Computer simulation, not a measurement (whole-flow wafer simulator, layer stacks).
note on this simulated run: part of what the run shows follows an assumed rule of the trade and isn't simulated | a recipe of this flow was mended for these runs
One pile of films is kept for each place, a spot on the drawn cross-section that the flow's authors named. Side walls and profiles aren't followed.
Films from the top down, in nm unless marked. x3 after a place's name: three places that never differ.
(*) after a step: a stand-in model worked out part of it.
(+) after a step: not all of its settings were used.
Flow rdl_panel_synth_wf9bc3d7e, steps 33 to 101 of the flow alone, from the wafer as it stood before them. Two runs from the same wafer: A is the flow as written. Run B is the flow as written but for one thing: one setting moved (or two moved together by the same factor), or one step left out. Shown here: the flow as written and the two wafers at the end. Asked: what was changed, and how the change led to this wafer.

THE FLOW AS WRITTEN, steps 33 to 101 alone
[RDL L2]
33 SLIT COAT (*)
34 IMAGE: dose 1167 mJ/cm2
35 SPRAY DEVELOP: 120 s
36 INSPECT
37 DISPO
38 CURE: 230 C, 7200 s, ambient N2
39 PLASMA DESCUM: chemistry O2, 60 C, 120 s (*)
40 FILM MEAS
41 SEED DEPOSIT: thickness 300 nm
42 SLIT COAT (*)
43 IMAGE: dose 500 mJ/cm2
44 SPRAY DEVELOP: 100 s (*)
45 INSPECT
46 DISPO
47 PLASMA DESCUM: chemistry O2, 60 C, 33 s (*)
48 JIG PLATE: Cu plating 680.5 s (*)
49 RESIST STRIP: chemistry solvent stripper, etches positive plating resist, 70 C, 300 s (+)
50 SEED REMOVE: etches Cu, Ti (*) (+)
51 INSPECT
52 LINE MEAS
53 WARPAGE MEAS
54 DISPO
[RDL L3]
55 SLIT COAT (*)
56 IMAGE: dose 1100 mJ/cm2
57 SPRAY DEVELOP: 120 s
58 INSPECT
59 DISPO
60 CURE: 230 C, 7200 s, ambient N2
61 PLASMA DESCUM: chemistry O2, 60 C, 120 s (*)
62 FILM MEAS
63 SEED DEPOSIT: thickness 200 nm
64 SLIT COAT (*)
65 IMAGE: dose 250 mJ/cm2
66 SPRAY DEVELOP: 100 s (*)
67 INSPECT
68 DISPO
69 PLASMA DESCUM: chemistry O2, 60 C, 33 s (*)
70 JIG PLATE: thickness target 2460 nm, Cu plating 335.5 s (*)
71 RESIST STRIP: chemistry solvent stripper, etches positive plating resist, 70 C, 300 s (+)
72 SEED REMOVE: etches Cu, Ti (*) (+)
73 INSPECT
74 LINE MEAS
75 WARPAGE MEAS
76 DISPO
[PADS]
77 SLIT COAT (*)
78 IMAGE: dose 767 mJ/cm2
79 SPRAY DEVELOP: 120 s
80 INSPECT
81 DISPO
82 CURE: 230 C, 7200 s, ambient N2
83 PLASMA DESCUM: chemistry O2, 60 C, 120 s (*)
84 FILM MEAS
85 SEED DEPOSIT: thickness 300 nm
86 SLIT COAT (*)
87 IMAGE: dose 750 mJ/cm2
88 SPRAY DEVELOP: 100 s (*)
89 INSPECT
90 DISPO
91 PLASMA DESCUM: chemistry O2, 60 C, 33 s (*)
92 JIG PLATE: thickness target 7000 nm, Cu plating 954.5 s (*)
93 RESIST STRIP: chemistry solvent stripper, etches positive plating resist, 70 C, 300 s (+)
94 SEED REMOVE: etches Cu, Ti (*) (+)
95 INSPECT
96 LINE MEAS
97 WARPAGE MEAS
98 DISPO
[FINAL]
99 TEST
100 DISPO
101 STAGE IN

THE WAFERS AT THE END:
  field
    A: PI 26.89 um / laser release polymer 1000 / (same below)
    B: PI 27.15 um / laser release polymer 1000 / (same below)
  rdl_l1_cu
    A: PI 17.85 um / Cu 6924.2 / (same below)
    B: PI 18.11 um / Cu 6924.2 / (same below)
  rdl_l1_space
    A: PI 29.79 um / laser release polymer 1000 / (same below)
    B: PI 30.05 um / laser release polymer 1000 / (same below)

The cause: step 48, JIG PLATE: Cu plating 789.4 s was run, where the flow has Cu plating 680.5 s.

How the change led to this, step by step:
  48 JIG PLATE: Cu plating 680.5 s (*)
      rdl_l2_cu, rdl_l2_land, rdl_l2_via, rdl_l2_rim, rdl_l3_land, rdl_l3_via: A Cu +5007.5 | B Cu +5808.9
  55 SLIT COAT (*)
      rdl_l3_cu, rdl_l3_space: A PI +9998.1 | B PI +10.63 um
      field, pads_cu, pads_space, pads_land, pads_via: A PI +7936.4 | B PI +8196.6
      (and at 7 more places)
  64 SLIT COAT (*)
      rdl_l1_rim: A ILINE-POS-THICK-GRADE-A +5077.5 (new film) | B ILINE-POS-THICK-GRADE-A +5209.1 (new film)
      rdl_l2_via: A ILINE-POS-THICK-GRADE-A +4385.9 (new film) | B ILINE-POS-THICK-GRADE-A +4141.9 (new film)
  71 RESIST STRIP: chemistry solvent stripper, etches positive plating resist, 70 C, 300 s (+)
      rdl_l1_rim: A ILINE-POS-THICK-GRADE-A -5047.8 (all of it) | B ILINE-POS-THICK-GRADE-A -5179.4 (all of it)
      rdl_l2_via: A ILINE-POS-THICK-GRADE-A -4356.2 (all of it) | B ILINE-POS-THICK-GRADE-A -4112.2 (all of it)
  77 SLIT COAT (*)
      rdl_l1_rim: A PI +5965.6 | B PI +6093.1
      rdl_l2_via: A PI +5347.6 | B PI +5117.9
      (and at 1 more place)
  86 SLIT COAT (*)
      rdl_l1_cu: A ILINE-POS-THICK-GRADE-A +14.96 um (new film) | B ILINE-POS-THICK-GRADE-A +14.97 um (new film)
      rdl_l1_space: A ILINE-POS-THICK-GRADE-A +15.05 um (new film) | B ILINE-POS-THICK-GRADE-A +15.04 um (new film)
      (and at 9 more places)
  93 RESIST STRIP: chemistry solvent stripper, etches positive plating resist, 70 C, 300 s (+)
      rdl_l1_cu: A ILINE-POS-THICK-GRADE-A -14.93 um (all of it) | B ILINE-POS-THICK-GRADE-A -14.94 um (all of it)
      rdl_l2_cu: A ILINE-POS-THICK-GRADE-A -15.28 um (all of it) | B ILINE-POS-THICK-GRADE-A -15.35 um (all of it)
      (and at 8 more places)
